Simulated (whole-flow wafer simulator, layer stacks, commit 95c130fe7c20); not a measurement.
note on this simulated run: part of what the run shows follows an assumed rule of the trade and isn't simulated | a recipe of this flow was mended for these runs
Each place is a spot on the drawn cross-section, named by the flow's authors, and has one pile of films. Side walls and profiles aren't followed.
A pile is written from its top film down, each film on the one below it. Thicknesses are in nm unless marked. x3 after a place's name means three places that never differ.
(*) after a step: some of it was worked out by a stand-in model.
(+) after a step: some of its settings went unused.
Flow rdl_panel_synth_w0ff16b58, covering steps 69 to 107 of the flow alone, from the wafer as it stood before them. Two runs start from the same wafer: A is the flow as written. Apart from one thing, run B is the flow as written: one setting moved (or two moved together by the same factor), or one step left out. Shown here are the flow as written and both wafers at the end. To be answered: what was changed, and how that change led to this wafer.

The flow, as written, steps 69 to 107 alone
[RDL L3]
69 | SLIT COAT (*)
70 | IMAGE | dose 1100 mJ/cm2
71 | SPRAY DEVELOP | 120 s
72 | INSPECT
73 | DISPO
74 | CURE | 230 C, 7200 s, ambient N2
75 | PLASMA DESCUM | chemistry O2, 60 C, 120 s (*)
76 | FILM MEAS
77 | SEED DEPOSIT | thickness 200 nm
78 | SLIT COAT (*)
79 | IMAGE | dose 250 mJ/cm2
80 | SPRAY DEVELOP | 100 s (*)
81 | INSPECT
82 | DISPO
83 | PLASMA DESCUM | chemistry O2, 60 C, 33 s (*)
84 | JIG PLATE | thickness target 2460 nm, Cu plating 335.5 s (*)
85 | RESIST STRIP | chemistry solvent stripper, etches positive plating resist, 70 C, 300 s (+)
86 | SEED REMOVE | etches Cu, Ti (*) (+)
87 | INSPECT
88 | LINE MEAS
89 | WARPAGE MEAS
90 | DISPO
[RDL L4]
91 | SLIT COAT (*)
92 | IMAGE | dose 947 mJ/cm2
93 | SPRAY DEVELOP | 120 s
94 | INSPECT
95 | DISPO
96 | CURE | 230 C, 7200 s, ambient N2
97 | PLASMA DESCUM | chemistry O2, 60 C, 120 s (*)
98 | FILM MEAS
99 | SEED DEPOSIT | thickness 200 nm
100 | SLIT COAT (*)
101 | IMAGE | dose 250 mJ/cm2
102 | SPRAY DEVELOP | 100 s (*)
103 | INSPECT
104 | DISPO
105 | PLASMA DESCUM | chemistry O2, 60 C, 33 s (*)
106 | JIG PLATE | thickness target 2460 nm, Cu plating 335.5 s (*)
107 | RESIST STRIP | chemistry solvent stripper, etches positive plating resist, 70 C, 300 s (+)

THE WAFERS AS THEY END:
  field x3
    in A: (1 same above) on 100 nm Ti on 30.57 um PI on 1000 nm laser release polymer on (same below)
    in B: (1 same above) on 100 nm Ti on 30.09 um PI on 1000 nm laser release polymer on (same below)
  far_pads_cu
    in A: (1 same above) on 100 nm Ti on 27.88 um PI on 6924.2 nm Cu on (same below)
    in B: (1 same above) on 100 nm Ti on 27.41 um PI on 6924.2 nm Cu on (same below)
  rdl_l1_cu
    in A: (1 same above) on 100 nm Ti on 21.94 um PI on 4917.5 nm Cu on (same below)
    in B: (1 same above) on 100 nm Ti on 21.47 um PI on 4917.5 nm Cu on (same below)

The reason: step 84, JIG PLATE: Cu plating 240.9 s was run, whereas the flow has Cu plating 335.5 s.

Step by step, how the change led to this:
  84 | JIG PLATE | thickness target 2460 nm, Cu plating 335.5 s (*)
      rdl_l3_cu, rdl_l3_land, rdl_l3_via, rdl_l4_land, rdl_l4_via: A Cu gains 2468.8 | B Cu gains 1772.7
  91 | SLIT COAT (*)
      field x3, pads_land x2: A PI gains 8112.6 | B PI gains 7640.2
      far_pads_cu: A PI gains 7829.7 | B PI gains 7362.1
      (also at 15 further places)
  100 | SLIT COAT (*)
      rdl_l3_land: A ILINE-POS-THICK-GRADE-A gains 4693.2 (new film) | B ILINE-POS-THICK-GRADE-A gains 4901.1 (new film)
      rdl_l3_via: A ILINE-POS-THICK-GRADE-A gains 4627.8 (new film) | B ILINE-POS-THICK-GRADE-A gains 4904.8 (new film)
  107 | RESIST STRIP | chemistry solvent stripper, etches positive plating resist, 70 C, 300 s (+)
      rdl_l3_land: A ILINE-POS-THICK-GRADE-A loses 4663.5 (all of it) | B ILINE-POS-THICK-GRADE-A loses 4871.4 (all of it)
      rdl_l3_via: A ILINE-POS-THICK-GRADE-A loses 4598.1 (all of it) | B ILINE-POS-THICK-GRADE-A loses 4875.1 (all of it)
